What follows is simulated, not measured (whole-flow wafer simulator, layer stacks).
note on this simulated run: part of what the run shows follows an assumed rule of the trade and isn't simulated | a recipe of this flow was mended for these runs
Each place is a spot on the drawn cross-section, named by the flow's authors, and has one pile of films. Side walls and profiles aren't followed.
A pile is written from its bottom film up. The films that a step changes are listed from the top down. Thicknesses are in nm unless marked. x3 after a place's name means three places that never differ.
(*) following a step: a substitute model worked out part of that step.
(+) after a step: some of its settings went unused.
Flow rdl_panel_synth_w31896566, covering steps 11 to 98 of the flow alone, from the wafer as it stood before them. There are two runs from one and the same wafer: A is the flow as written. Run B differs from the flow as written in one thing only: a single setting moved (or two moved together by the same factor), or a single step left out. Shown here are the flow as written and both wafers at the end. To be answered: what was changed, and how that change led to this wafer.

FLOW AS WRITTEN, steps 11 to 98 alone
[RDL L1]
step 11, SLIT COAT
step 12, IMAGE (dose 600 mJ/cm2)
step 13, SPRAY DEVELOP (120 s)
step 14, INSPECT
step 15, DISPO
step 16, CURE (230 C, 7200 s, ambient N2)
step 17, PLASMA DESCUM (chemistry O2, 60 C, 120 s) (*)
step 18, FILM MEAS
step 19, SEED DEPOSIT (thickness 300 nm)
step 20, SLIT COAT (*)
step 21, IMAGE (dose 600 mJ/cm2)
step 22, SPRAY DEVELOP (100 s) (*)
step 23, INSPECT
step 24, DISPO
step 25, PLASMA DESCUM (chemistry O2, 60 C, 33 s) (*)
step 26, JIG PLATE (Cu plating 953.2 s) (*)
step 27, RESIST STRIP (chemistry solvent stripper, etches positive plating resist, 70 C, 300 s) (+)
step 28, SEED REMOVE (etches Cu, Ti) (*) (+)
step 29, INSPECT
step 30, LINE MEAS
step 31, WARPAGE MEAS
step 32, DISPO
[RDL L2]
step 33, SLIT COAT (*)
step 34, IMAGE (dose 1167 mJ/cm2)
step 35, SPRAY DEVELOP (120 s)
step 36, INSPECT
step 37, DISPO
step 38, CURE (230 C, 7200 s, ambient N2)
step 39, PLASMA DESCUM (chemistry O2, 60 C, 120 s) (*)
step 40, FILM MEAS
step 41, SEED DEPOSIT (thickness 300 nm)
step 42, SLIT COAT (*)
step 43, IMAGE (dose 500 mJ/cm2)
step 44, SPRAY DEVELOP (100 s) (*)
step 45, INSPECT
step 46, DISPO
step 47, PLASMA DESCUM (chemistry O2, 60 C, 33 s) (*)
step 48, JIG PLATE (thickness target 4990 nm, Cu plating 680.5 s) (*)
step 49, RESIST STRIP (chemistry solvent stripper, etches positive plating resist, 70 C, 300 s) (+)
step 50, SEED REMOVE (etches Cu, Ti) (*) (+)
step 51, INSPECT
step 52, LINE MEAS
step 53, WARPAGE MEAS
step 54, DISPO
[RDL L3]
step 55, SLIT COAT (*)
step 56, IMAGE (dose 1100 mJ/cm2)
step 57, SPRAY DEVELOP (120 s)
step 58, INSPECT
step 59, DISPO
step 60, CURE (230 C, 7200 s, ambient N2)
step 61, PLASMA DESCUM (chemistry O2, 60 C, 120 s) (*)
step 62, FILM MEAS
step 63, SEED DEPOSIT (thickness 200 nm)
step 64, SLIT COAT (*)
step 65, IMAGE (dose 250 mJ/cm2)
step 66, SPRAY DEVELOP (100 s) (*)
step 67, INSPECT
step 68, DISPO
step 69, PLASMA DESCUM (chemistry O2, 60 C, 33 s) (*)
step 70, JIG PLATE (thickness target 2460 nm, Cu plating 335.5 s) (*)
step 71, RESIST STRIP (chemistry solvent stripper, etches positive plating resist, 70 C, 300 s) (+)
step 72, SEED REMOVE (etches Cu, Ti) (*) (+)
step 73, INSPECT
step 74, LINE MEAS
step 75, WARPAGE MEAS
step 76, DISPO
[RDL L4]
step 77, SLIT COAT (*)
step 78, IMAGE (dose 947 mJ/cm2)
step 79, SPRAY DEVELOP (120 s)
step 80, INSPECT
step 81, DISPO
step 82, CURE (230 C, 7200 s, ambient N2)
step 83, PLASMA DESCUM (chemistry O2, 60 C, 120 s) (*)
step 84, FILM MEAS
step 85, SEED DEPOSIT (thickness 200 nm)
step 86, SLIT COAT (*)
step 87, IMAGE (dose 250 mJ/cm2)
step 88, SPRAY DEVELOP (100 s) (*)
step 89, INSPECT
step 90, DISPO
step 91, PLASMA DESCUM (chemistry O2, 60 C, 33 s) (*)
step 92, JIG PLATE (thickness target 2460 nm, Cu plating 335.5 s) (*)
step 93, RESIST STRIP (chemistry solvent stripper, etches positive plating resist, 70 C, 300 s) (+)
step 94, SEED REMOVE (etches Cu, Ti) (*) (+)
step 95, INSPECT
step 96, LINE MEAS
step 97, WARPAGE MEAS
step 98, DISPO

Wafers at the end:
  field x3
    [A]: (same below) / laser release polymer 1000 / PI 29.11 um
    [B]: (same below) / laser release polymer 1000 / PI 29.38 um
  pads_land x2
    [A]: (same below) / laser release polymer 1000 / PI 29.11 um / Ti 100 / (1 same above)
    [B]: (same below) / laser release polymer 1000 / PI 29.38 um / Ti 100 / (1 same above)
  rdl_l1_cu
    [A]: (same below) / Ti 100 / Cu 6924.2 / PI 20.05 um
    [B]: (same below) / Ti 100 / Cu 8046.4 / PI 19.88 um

The reason: step 26, JIG PLATE: Cu plating 1106 s was run, while the flow as written has Cu plating 953.2 s.

The path from the change to this, step by step:
  step 26, JIG PLATE (Cu plating 953.2 s) (*)
      rdl_l1_cu, rdl_l1_via, rdl_l1_rim, rdl_l2_land, rdl_l2_via: A Cu gains 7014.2 | B Cu gains 8136.4
  step 33, SLIT COAT (*)
      rdl_l2_cu, rdl_l2_space: A PI gains 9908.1 | B PI gains 10.49 um
      field x3, rdl_l3_cu, rdl_l3_space and 9 more: A PI gains 8062.5 | B PI gains 8326.3
      (as well as at 3 more places)
  step 42, SLIT COAT (*)
      rdl_l1_via: A ILINE-POS-THICK-GRADE-A gains 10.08 um (new film) | B ILINE-POS-THICK-GRADE-A gains 9929.9 (new film)
      rdl_l2_cu, rdl_l2_space: A ILINE-POS-THICK-GRADE-A gains 10.13 um (new film) | B ILINE-POS-THICK-GRADE-A gains 10.26 um (new film)
      (as well as at 3 more places)
  step 44, SPRAY DEVELOP (100 s) (*)
      rdl_l2_cu: A ILINE-POS-THICK-GRADE-A loses 10.13 um (all of it) | B ILINE-POS-THICK-GRADE-A loses 10.26 um (all of it)
      rdl_l2_land: A ILINE-POS-THICK-GRADE-A loses 7139.5 (all of it) | B ILINE-POS-THICK-GRADE-A loses 6993.6 (all of it)
      (as well as at 1 more place)
  step 49, RESIST STRIP (chemistry solvent stripper, etches positive plating resist, 70 C, 300 s) (+)
      rdl_l1_via: A ILINE-POS-THICK-GRADE-A loses 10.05 um (all of it) | B ILINE-POS-THICK-GRADE-A loses 9900.2 (all of it)
      rdl_l1_space: A ILINE-POS-THICK-GRADE-A loses 10.49 um (all of it) | B ILINE-POS-THICK-GRADE-A loses 10.63 um (all of it)
      (as well as at 1 more place)
  step 55, SLIT COAT (*)
      rdl_l2_space: A PI gains 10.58 um | B PI gains 10.71 um
      rdl_l2_land: A PI gains 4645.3 (new film) | B PI gains 4514.6 (new film)
      (as well as at 1 more place)
